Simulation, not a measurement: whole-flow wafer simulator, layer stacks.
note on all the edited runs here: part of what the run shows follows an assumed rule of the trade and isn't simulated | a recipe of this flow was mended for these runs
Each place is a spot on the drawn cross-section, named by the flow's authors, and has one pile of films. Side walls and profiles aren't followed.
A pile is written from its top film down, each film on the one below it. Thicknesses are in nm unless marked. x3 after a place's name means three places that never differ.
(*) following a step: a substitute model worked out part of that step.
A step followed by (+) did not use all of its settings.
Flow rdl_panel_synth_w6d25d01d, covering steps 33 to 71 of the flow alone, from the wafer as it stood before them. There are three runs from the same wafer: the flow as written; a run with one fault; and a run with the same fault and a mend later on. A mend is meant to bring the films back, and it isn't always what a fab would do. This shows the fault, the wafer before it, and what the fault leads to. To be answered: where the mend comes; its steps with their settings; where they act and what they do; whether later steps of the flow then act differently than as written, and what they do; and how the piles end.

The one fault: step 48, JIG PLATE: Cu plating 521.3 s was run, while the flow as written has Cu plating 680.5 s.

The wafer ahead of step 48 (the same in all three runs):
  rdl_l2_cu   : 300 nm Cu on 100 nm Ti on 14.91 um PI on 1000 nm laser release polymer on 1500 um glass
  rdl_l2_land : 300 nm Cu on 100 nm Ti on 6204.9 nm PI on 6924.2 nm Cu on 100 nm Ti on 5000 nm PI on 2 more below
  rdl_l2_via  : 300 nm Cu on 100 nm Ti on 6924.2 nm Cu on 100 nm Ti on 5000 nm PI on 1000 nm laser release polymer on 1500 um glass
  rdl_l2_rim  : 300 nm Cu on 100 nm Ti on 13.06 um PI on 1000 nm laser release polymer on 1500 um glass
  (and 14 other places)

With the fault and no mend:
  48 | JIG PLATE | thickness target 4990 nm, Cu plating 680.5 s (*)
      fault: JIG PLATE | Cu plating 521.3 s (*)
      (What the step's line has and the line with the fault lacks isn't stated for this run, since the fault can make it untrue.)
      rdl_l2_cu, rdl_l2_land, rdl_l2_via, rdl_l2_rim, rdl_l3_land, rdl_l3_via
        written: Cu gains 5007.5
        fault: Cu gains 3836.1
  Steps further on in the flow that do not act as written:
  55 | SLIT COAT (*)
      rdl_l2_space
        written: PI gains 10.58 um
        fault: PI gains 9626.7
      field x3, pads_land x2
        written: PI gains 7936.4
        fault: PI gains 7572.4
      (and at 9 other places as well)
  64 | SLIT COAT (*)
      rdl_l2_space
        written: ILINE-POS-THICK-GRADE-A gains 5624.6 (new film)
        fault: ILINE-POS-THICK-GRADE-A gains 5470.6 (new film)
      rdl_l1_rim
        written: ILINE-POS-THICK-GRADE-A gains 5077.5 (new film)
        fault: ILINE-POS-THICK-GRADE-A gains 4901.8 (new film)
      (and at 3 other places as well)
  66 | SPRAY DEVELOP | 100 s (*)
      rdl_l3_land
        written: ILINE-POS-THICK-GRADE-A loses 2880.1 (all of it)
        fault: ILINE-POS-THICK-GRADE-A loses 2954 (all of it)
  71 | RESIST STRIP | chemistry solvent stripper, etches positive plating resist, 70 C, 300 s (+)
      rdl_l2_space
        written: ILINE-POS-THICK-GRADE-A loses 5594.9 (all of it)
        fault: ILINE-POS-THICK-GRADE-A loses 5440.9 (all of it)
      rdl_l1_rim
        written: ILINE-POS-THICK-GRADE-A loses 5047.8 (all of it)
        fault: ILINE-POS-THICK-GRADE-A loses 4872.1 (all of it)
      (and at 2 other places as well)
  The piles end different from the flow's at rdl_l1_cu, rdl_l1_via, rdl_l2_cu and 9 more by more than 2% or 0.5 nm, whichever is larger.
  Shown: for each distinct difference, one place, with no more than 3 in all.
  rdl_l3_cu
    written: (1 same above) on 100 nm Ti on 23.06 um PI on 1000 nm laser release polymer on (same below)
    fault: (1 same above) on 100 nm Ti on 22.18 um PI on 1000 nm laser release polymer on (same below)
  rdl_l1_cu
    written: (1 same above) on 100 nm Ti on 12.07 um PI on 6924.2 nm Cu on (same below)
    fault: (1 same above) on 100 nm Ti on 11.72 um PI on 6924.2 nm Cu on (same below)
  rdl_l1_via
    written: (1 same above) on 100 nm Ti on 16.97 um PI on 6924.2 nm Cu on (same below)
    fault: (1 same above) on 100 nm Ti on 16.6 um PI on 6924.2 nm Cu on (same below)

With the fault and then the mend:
  The mend follows step 48.
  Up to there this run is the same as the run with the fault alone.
  48a | JIG PLATE | Cu plating 159.2 s (*) (the flow's step 48, run once more with other settings)
      rdl_l2_cu, rdl_l2_land, rdl_l2_via, rdl_l2_rim, rdl_l3_land, rdl_l3_via
        Cu gains 1171.5
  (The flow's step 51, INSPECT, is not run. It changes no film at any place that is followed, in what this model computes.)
  Every later step of the flow that is run acts as written at every place that is followed.
  The piles end the same as the flow's at every place that both follow.
